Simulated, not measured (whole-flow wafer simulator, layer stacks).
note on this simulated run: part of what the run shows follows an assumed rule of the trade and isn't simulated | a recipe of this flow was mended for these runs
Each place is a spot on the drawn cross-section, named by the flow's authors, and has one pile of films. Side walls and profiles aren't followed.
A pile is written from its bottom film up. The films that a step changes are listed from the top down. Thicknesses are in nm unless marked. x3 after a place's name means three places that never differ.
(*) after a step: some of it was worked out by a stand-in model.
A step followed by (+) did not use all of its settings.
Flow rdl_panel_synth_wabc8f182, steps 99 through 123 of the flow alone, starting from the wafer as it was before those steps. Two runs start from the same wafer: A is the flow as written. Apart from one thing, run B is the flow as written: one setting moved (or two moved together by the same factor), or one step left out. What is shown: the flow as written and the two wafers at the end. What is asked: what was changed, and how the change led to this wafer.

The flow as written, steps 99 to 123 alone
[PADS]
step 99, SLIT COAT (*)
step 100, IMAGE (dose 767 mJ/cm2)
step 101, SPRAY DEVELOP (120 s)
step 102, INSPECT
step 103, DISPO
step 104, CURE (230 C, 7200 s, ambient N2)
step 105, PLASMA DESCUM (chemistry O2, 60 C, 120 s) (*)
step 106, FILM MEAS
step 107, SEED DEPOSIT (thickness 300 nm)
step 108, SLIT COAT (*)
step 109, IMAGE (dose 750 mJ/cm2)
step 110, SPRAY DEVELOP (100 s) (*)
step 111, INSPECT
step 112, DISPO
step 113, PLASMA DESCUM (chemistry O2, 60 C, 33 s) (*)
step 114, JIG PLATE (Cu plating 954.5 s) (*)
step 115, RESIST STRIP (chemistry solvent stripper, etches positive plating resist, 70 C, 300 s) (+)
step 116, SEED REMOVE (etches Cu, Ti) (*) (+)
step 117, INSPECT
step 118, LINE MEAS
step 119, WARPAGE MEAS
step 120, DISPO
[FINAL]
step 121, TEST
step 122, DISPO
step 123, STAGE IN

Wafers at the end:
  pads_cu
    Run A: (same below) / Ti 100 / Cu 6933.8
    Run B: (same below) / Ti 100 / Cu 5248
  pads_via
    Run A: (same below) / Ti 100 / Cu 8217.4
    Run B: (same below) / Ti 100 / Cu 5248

The reason: step 114, JIG PLATE: Cu plating 725.4 s was run, while the flow as written has Cu plating 954.5 s.

How this came from the change, step by step:
  step 114, JIG PLATE (Cu plating 954.5 s) (*)
      pads_cu, pads_land: A +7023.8 Cu | B +5338 Cu
      pads_via: A +8307.4 Cu | B +5338 Cu
